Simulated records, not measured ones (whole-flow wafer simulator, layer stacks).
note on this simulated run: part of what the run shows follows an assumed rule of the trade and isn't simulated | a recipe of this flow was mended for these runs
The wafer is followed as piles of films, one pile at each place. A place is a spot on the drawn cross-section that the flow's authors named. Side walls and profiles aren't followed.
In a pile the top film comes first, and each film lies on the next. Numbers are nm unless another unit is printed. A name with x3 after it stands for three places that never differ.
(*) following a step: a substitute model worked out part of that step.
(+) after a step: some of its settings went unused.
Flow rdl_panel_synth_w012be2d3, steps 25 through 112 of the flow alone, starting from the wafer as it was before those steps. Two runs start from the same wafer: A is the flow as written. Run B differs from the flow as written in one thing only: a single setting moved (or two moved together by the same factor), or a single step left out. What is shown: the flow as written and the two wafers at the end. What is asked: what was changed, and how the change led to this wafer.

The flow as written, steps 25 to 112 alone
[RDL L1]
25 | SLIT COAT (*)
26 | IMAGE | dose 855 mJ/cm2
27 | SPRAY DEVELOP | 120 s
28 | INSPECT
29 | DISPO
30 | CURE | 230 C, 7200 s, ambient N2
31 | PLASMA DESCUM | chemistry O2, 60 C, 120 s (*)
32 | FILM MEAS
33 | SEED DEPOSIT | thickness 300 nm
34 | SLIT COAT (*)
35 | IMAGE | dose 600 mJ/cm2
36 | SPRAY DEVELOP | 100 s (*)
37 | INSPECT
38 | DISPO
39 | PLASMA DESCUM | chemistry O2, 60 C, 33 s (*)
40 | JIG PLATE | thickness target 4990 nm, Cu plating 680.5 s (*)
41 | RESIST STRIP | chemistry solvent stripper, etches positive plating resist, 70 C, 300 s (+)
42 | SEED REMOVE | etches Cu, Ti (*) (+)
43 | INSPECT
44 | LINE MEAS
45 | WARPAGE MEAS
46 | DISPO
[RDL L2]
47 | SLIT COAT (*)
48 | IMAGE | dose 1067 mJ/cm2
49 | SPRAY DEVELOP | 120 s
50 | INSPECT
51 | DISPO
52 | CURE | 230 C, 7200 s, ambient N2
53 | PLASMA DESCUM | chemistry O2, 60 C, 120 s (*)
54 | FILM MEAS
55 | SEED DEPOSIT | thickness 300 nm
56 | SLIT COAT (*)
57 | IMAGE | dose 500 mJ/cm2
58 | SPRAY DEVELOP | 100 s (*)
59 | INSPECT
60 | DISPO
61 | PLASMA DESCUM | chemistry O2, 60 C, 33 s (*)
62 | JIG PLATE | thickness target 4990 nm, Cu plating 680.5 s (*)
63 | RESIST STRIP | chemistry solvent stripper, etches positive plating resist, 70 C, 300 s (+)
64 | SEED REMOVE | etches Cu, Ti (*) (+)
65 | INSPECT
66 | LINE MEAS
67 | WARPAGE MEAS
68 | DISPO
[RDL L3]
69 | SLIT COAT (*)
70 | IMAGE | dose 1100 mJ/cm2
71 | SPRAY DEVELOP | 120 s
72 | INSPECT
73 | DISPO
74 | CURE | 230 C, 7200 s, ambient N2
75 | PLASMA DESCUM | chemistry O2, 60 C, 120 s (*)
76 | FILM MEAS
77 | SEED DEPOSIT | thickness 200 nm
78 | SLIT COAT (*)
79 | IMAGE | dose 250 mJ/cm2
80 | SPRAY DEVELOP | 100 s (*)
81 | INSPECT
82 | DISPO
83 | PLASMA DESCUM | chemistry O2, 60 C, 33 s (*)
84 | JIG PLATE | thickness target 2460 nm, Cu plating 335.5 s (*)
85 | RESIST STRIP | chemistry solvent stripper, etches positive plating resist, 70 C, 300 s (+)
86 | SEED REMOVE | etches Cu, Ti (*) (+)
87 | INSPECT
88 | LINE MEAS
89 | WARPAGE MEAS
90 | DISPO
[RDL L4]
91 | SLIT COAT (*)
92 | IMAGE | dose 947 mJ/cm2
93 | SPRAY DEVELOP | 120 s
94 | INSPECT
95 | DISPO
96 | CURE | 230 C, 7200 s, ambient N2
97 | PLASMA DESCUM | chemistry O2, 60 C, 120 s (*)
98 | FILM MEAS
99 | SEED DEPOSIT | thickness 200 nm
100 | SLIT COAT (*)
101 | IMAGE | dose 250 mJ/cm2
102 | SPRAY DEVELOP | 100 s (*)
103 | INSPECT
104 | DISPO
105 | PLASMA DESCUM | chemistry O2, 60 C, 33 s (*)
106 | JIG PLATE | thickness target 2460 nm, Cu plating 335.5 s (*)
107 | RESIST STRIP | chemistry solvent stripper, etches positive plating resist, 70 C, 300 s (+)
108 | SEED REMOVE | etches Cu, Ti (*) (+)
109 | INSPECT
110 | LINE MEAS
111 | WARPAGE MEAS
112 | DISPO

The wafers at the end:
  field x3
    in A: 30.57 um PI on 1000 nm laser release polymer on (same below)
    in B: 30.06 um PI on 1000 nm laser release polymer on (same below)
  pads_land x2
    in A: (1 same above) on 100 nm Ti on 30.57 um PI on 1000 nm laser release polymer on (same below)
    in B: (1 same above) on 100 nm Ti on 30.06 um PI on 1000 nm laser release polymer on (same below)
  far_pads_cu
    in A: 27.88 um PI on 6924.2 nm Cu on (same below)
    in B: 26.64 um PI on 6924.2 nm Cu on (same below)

What caused this: step 40, JIG PLATE: Cu plating 374.3 s was run, whereas the flow has Cu plating 680.5 s.

Step by step, how the change led to this:
  40 | JIG PLATE | thickness target 4990 nm, Cu plating 680.5 s (*)
      rdl_l1_cu, rdl_l1_land, rdl_l1_via, rdl_l1_rim, rdl_l2_land, rdl_l2_via: A Cu gains 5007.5 | B Cu gains 2754.3
  47 | SLIT COAT (*)
      field x3, rdl_l3_cu, rdl_l3_space and 9 more: A PI gains 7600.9 | B PI gains 7097.4
      rdl_l2_cu, rdl_l2_space: A PI gains 8899.9 | B PI gains 7801.6
      (also at 5 further places)
  56 | SLIT COAT (*)
      rdl_l1_via: A ILINE-POS-THICK-GRADE-A gains 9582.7 (new film) | B ILINE-POS-THICK-GRADE-A gains 10.01 um (new film)
      rdl_l2_cu, rdl_l2_space: A ILINE-POS-THICK-GRADE-A gains 9884.2 (new film) | B ILINE-POS-THICK-GRADE-A gains 9589.2 (new film)
      (also at 7 further places)
  58 | SPRAY DEVELOP | 100 s (*)
      rdl_l2_cu: A ILINE-POS-THICK-GRADE-A loses 9884.2 (all of it) | B ILINE-POS-THICK-GRADE-A loses 9589.2 (all of it)
      rdl_l2_land: A ILINE-POS-THICK-GRADE-A loses 7416.3 (all of it) | B ILINE-POS-THICK-GRADE-A loses 7752 (all of it)
      (also at 1 further place)
  63 | RESIST STRIP | chemistry solvent stripper, etches positive plating resist, 70 C, 300 s (+)
      far_pads_cu: A ILINE-POS-THICK-GRADE-A loses 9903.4 (all of it) | B ILINE-POS-THICK-GRADE-A loses 9609.4 (all of it)
      rdl_l1_cu: A ILINE-POS-THICK-GRADE-A loses 10.01 um (all of it) | B ILINE-POS-THICK-GRADE-A loses 10.2 um (all of it)
      (also at 5 further places)
  69 | SLIT COAT (*)
      rdl_l2_space: A PI gains 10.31 um | B PI gains 9910.6
      far_pads_cu: A PI gains 7887 | B PI gains 7619.9
      (also at 8 further places)
  78 | SLIT COAT (*)
      far_pads_cu: A ILINE-POS-THICK-GRADE-A gains 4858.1 (new film) | B ILINE-POS-THICK-GRADE-A gains 4758.4 (new film)
      rdl_l1_land: A ILINE-POS-THICK-GRADE-A gains 4415.5 (new film) | B ILINE-POS-THICK-GRADE-A gains 4540.5 (new film)
      (also at 4 further places)
  85 | RESIST STRIP | chemistry solvent stripper, etches positive plating resist, 70 C, 300 s (+)
      far_pads_cu: A ILINE-POS-THICK-GRADE-A loses 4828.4 (all of it) | B ILINE-POS-THICK-GRADE-A loses 4728.7 (all of it)
      rdl_l1_land: A ILINE-POS-THICK-GRADE-A loses 4385.8 (all of it) | B ILINE-POS-THICK-GRADE-A loses 4510.8 (all of it)
      (also at 4 further places)
  91 | SLIT COAT (*)
      rdl_l1_cu: A PI gains 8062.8 | B PI gains 8336.3
      rdl_l1_space: A PI gains 8218.5 | B PI gains 8433.2
      (also at 3 further places)
  100 | SLIT COAT (*)
      rdl_l1_cu: A ILINE-POS-THICK-GRADE-A gains 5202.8 (new film) | B ILINE-POS-THICK-GRADE-A gains 5082.9 (new film)
      rdl_l1_space: A ILINE-POS-THICK-GRADE-A gains 5250.1 (new film) | B ILINE-POS-THICK-GRADE-A gains 5076.6 (new film)
      (also at 1 further place)
  107 | RESIST STRIP | chemistry solvent stripper, etches positive plating resist, 70 C, 300 s (+)
      rdl_l1_cu: A ILINE-POS-THICK-GRADE-A loses 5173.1 (all of it) | B ILINE-POS-THICK-GRADE-A loses 5053.2 (all of it)
      rdl_l1_space: A ILINE-POS-THICK-GRADE-A loses 5220.4 (all of it) | B ILINE-POS-THICK-GRADE-A loses 5046.9 (all of it)
      (also at 1 further place)
